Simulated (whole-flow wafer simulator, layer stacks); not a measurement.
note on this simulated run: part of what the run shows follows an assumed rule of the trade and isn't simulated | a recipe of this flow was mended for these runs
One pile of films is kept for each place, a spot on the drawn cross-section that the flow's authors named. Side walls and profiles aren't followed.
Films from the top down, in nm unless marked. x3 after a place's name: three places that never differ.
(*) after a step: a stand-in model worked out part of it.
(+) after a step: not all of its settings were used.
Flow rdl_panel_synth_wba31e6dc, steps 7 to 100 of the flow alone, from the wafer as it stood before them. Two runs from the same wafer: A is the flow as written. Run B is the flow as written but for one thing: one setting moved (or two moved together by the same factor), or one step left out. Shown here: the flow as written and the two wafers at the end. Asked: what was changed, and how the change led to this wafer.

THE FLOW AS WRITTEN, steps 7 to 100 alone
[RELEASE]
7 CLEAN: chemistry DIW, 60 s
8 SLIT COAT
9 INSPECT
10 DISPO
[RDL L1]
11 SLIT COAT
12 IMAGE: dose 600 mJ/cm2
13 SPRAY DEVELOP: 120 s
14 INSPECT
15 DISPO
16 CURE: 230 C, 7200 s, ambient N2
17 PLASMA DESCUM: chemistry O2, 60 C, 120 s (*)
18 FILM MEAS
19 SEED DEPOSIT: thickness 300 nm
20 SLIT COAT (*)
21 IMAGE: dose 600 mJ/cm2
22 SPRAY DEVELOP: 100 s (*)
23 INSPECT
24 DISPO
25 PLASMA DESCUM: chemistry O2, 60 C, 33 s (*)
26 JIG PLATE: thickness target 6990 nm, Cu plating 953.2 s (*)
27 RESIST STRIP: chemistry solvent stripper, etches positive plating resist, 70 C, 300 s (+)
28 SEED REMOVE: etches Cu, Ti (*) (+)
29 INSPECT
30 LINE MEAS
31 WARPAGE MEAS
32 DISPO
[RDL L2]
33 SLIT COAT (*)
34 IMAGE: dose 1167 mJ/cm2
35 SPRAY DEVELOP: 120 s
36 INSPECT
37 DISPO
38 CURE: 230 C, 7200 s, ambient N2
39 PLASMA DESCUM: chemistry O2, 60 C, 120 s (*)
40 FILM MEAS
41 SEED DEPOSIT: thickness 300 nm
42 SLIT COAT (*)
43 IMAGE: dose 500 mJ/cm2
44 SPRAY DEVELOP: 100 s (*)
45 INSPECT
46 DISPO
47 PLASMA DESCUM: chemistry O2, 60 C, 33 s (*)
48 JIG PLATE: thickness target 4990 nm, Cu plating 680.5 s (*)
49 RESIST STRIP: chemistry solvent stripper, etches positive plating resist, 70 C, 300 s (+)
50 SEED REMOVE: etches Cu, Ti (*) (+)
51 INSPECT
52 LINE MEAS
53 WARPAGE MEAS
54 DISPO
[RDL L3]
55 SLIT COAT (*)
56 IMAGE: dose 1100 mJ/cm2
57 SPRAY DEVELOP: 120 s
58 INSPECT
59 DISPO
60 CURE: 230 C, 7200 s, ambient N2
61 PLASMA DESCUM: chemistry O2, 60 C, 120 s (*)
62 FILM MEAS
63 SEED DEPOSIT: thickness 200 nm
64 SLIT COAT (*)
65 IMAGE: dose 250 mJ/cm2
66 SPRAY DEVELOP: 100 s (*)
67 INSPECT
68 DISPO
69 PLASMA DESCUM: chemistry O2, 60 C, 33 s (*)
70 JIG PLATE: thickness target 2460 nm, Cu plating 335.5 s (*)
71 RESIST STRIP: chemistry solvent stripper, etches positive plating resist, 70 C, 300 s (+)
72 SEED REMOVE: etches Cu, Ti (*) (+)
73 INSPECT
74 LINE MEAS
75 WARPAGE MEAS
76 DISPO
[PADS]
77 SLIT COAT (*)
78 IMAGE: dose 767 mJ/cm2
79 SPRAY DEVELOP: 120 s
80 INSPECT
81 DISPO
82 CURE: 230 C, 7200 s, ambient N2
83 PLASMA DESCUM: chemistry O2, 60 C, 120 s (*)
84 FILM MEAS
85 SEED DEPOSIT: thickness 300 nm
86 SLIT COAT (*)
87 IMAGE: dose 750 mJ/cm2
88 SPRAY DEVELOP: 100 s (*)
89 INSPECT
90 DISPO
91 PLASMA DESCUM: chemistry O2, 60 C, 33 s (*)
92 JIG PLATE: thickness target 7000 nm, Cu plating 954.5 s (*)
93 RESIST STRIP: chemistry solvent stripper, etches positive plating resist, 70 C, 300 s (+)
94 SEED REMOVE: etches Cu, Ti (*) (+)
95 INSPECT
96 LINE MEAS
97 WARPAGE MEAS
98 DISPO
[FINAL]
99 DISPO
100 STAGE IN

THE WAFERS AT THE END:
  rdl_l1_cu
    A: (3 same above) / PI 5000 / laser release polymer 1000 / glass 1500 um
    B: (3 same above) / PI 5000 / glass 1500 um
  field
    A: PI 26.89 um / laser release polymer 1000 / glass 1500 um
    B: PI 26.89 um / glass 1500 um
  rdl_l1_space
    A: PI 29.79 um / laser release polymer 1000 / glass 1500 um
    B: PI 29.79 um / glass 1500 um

The cause: step 8, SLIT COAT, was left out.

How the change led to this, step by step:
  (no step that both runs have acts differently)
